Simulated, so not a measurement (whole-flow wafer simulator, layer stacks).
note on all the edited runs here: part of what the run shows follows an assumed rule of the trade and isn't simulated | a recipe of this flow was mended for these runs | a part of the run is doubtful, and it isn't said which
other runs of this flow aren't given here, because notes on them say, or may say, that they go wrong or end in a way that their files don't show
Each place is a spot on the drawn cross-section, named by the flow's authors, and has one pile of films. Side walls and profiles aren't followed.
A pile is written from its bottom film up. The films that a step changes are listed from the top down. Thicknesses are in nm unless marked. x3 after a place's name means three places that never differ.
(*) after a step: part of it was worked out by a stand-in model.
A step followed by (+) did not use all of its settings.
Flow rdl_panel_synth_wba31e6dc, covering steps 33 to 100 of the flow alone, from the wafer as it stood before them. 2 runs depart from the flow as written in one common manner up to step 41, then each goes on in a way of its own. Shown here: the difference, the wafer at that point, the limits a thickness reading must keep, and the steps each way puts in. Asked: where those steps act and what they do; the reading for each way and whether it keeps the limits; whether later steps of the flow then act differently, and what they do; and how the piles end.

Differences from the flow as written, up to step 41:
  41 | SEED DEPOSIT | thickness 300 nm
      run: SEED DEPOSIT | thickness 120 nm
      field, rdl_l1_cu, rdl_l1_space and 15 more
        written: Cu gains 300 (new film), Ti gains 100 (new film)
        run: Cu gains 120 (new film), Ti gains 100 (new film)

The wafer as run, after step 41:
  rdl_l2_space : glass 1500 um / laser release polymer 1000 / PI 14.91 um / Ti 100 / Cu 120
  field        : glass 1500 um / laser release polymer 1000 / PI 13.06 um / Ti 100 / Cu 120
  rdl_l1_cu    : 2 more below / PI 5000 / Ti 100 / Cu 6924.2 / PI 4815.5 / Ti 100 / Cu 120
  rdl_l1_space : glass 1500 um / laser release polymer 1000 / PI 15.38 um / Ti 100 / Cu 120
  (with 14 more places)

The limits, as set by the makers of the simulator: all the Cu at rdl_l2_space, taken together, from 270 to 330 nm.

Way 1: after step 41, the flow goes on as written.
  After step 41, the reading is 120 nm, outside the limits.
  Steps further on in the flow that do not act as written (3 more steps, not shown, differ only slightly: by at most 2% or 0.5 nm, whichever is larger):
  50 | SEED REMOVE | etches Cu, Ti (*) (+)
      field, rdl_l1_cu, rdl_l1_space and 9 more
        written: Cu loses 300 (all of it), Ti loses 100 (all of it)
        way: Cu loses 120 (all of it), Ti loses 100 (all of it)
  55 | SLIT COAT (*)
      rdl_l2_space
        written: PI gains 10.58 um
        way: PI gains 10.44 um
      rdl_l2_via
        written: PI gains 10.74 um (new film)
        way: PI gains 10.72 um (new film)
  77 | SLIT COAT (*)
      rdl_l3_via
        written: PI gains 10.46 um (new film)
        way: PI gains 10.48 um (new film)
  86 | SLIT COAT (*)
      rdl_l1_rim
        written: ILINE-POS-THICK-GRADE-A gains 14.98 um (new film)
        way: ILINE-POS-THICK-GRADE-A gains 14.97 um (new film)
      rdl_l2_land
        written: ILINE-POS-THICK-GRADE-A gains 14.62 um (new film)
        way: ILINE-POS-THICK-GRADE-A gains 14.63 um (new film)
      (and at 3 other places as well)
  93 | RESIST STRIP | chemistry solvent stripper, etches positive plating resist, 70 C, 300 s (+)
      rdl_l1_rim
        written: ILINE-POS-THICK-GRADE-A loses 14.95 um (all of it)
        way: ILINE-POS-THICK-GRADE-A loses 14.94 um (all of it)
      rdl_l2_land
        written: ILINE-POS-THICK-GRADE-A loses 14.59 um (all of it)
        way: ILINE-POS-THICK-GRADE-A loses 14.6 um (all of it)
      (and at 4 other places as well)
  By the end, the piles at rdl_l2_cu, rdl_l2_land, rdl_l2_via, rdl_l2_rim, rdl_l3_land, rdl_l3_via depart from the flow's by more than 2% or 0.5 nm, whichever is larger.
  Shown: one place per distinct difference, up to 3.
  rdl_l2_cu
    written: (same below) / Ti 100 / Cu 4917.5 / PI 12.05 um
    way: (same below) / Ti 100 / Cu 4737.5 / PI 12.09 um
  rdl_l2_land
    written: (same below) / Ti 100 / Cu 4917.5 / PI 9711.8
    way: (same below) / Ti 100 / Cu 4737.5 / PI 9728.6
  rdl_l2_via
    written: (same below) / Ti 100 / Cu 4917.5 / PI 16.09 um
    way: (same below) / Ti 100 / Cu 4737.5 / PI 16.09 um

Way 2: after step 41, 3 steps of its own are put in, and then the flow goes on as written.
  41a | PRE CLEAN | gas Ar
      does not change any film at any place that is followed
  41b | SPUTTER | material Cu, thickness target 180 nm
      field, rdl_l1_cu, rdl_l1_space and 15 more
        Cu gains 180
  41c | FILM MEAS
      does not change any film at any place that is followed
  After step 41c, the reading is 300 nm, within the limits.
  None of the later steps of the flow acts differently than as written at any place that is followed.
  The piles end the same as the flow's at every place that both follow.

Inside the limits: way 2. Outside the limits: way 1.
